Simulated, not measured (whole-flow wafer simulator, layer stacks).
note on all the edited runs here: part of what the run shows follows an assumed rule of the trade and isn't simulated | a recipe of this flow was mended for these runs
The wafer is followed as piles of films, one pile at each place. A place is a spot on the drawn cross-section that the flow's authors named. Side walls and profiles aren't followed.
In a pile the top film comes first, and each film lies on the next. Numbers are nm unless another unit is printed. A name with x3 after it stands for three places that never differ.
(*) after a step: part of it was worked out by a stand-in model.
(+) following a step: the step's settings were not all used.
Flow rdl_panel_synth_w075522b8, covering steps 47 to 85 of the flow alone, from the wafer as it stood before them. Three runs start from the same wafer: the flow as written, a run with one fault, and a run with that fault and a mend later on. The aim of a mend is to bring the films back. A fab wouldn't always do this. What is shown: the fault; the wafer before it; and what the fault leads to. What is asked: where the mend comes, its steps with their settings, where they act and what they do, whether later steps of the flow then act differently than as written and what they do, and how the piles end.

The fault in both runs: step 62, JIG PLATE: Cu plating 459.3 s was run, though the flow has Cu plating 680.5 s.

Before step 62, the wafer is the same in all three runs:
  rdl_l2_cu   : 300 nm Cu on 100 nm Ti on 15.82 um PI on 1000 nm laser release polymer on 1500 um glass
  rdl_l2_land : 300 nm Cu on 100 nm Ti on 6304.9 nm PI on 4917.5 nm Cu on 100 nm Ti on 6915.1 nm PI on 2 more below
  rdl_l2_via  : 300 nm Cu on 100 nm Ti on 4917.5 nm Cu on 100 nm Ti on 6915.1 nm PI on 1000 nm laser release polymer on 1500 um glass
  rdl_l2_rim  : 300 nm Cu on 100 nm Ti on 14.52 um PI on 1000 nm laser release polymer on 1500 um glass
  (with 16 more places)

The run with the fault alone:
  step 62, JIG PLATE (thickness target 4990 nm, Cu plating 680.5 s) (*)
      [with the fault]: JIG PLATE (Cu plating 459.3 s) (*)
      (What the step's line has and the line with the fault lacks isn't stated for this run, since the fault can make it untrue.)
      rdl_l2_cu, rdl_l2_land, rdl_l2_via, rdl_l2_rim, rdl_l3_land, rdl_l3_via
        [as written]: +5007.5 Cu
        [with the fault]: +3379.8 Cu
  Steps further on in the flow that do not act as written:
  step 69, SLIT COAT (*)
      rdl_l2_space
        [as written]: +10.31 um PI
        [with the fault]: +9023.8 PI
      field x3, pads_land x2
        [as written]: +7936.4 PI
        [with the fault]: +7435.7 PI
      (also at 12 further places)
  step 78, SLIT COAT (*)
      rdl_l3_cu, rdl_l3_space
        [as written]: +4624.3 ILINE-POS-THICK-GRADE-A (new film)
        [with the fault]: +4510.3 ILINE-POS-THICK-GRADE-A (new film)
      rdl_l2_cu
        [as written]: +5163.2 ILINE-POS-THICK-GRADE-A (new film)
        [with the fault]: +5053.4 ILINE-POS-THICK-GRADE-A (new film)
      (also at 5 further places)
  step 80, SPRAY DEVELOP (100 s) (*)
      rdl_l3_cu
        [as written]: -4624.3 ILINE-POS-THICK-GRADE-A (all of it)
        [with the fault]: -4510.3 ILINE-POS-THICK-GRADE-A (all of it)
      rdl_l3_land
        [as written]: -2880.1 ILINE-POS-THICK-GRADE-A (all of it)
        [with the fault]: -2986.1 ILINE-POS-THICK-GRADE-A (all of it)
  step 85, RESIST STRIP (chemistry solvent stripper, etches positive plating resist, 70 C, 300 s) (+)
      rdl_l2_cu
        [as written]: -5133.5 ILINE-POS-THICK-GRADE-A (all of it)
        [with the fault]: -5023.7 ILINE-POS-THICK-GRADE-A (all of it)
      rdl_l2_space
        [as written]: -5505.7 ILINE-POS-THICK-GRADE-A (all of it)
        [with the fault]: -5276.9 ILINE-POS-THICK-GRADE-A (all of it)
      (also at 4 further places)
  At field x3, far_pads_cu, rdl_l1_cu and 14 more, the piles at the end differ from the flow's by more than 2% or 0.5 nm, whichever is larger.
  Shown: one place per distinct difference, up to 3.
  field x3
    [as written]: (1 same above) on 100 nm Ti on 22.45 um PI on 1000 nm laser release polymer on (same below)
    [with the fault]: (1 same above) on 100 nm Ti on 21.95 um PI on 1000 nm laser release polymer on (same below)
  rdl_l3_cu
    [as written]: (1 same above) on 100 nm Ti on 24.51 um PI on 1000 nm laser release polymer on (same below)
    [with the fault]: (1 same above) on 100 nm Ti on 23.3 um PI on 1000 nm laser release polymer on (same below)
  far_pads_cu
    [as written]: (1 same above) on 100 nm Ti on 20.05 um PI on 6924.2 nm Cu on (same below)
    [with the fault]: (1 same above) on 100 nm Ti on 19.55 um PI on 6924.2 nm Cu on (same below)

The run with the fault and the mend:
  The mend stands after step 62.
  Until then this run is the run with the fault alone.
  step 62a, JIG PLATE (Cu plating 221.2 s) (*) (the flow's step 62, run once more with other settings)
      rdl_l2_cu, rdl_l2_land, rdl_l2_via, rdl_l2_rim, rdl_l3_land, rdl_l3_via
        +1627.7 Cu
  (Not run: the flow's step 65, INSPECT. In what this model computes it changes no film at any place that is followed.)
  None of the later steps of the flow acts differently than as written at any place that is followed.
  At every place that both follow, the piles at the end match the flow's.
